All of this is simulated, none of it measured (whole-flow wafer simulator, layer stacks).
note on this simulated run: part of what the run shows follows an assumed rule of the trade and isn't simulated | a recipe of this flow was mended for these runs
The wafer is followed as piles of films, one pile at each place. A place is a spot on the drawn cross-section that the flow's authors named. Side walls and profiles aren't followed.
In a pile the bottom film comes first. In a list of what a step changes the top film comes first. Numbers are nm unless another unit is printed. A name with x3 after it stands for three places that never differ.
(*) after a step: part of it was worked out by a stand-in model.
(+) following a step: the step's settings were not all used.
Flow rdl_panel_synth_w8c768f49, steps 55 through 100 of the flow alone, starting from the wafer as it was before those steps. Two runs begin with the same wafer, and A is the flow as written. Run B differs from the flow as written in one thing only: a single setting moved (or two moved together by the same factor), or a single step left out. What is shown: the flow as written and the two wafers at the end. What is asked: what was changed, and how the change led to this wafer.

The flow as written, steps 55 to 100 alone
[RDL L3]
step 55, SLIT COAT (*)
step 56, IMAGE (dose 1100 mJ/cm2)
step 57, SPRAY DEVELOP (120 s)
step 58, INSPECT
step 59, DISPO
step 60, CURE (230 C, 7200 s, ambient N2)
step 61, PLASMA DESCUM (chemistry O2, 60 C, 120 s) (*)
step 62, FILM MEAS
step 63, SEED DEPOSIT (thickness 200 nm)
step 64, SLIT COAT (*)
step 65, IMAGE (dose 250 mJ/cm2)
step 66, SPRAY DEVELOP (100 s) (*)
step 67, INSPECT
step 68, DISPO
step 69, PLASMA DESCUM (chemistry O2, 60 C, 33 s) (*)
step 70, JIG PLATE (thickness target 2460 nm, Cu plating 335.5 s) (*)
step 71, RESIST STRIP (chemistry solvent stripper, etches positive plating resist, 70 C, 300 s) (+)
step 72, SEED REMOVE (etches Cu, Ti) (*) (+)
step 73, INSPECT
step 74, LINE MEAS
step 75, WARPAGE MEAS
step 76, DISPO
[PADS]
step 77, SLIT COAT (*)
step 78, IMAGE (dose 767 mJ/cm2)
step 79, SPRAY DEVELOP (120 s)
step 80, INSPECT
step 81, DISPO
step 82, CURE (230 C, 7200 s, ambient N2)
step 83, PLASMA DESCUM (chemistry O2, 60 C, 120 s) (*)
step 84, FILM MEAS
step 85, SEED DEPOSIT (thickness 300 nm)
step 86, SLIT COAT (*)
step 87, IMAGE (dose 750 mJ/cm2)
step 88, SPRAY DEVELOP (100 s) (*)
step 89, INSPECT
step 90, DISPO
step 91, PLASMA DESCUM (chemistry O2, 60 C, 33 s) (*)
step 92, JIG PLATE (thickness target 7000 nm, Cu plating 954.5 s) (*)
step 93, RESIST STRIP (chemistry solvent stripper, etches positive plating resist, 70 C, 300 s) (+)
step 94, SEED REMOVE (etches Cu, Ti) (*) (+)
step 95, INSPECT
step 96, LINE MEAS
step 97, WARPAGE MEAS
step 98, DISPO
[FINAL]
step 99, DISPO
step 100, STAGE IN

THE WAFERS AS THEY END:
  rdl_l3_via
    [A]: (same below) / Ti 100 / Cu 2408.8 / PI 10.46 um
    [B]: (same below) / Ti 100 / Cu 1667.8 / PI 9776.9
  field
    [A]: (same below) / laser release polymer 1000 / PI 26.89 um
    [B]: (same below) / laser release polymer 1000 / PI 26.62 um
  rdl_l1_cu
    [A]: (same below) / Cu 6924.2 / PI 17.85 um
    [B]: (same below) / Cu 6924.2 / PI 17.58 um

The reason: step 70, JIG PLATE: Cu plating 234.8 s was run, though the flow has Cu plating 335.5 s.

How this came from the change, step by step:
  step 70, JIG PLATE (thickness target 2460 nm, Cu plating 335.5 s) (*)
      rdl_l3_cu, rdl_l3_land, rdl_l3_via, pads_land, pads_via: A +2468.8 Cu | B +1727.8 Cu
  step 77, SLIT COAT (*)
      rdl_l3_via: A +10.46 um PI (new film) | B +9776.9 PI (new film)
      field: A +5893.8 PI | B +5619.6 PI
      (as well as at 14 more places)
  step 86, SLIT COAT (*)
      rdl_l2_space: A +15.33 um ILINE-POS-THICK-GRADE-A (new film) | B +15.34 um ILINE-POS-THICK-GRADE-A (new film)
      rdl_l2_land: A +14.62 um ILINE-POS-THICK-GRADE-A (new film) | B +14.61 um ILINE-POS-THICK-GRADE-A (new film)
      (as well as at 9 more places)
  step 88, SPRAY DEVELOP (100 s) (*)
      pads_cu: A -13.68 um ILINE-POS-THICK-GRADE-A (all of it) | B -13.64 um ILINE-POS-THICK-GRADE-A (all of it)
      pads_land: A -13.11 um ILINE-POS-THICK-GRADE-A (all of it) | B -13.17 um ILINE-POS-THICK-GRADE-A (all of it)
      (as well as at 1 more place)
  step 93, RESIST STRIP (chemistry solvent stripper, etches positive plating resist, 70 C, 300 s) (+)
      rdl_l2_space: A -15.3 um ILINE-POS-THICK-GRADE-A (all of it) | B -15.31 um ILINE-POS-THICK-GRADE-A (all of it)
      rdl_l2_land: A -14.59 um ILINE-POS-THICK-GRADE-A (all of it) | B -14.58 um ILINE-POS-THICK-GRADE-A (all of it)
      (as well as at 6 more places)
